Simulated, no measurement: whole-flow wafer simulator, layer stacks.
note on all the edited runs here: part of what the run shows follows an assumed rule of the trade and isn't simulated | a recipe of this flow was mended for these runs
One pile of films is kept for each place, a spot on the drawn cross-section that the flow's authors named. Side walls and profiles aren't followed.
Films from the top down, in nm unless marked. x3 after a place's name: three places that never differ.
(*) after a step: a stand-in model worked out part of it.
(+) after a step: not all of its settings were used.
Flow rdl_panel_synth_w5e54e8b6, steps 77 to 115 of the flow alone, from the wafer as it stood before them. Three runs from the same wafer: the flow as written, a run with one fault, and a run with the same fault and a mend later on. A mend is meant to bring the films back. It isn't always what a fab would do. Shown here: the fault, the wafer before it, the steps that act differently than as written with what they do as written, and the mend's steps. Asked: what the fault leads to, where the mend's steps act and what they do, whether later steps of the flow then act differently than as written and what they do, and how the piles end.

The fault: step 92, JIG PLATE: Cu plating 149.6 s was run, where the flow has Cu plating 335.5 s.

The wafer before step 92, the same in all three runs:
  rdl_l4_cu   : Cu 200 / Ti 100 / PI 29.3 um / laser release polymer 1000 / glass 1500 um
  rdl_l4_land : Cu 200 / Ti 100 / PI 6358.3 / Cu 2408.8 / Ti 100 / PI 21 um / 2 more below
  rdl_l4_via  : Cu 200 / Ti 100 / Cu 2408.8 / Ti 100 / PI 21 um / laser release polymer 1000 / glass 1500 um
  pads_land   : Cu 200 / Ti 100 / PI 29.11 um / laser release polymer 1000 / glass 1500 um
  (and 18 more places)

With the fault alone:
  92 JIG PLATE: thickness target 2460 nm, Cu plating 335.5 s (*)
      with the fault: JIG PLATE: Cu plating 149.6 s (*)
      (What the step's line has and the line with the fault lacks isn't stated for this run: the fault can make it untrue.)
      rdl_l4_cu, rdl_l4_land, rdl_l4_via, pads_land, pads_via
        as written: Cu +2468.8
        with the fault: Cu +1100.9
  Later steps of the flow that act differently than as written:
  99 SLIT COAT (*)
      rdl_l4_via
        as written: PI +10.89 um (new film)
        with the fault: PI +9448.9 (new film)
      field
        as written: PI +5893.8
        with the fault: PI +5394.4
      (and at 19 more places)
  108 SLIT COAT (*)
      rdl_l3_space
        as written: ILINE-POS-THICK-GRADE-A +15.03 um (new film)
        with the fault: ILINE-POS-THICK-GRADE-A +15.04 um (new film)
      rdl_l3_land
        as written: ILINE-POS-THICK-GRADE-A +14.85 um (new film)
        with the fault: ILINE-POS-THICK-GRADE-A +14.84 um (new film)
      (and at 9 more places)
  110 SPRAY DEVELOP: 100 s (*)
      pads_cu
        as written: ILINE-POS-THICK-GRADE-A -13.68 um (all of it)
        with the fault: ILINE-POS-THICK-GRADE-A -13.61 um (all of it)
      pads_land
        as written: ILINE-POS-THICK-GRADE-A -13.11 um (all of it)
        with the fault: ILINE-POS-THICK-GRADE-A -13.23 um (all of it)
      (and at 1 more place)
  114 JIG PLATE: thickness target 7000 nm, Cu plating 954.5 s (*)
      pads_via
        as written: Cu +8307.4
        with the fault: Cu +8489.3
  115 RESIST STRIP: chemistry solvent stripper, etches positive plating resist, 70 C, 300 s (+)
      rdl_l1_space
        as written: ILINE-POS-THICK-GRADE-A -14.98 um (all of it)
        with the fault: ILINE-POS-THICK-GRADE-A -14.99 um (all of it)
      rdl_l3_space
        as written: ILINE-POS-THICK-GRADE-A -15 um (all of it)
        with the fault: ILINE-POS-THICK-GRADE-A -15.01 um (all of it)
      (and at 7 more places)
  At the end the piles differ from the flow's by more than 2% or 0.5 nm, whichever is larger, at rdl_l2_cu, rdl_l2_land, rdl_l2_via and 12 more.
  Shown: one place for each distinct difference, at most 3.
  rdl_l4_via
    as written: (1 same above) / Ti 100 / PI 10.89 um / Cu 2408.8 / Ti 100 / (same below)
    with the fault: (1 same above) / Ti 100 / PI 9448.9 / Cu 1040.9 / Ti 100 / (same below)
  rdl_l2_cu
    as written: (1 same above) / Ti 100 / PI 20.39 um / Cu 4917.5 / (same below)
    with the fault: (1 same above) / Ti 100 / PI 19.89 um / Cu 4917.5 / (same below)
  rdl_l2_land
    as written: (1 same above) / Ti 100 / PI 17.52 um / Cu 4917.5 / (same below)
    with the fault: (1 same above) / Ti 100 / PI 17.03 um / Cu 4917.5 / (same below)

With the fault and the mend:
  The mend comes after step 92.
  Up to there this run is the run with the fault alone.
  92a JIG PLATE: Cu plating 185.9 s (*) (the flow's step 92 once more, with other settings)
      rdl_l4_cu, rdl_l4_land, rdl_l4_via, pads_land, pads_via
        Cu +1368
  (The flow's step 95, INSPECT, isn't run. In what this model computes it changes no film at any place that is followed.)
  No later step of the flow acts differently than as written at any place that is followed.
  At the end the piles are the same as the flow's at every place that both follow.
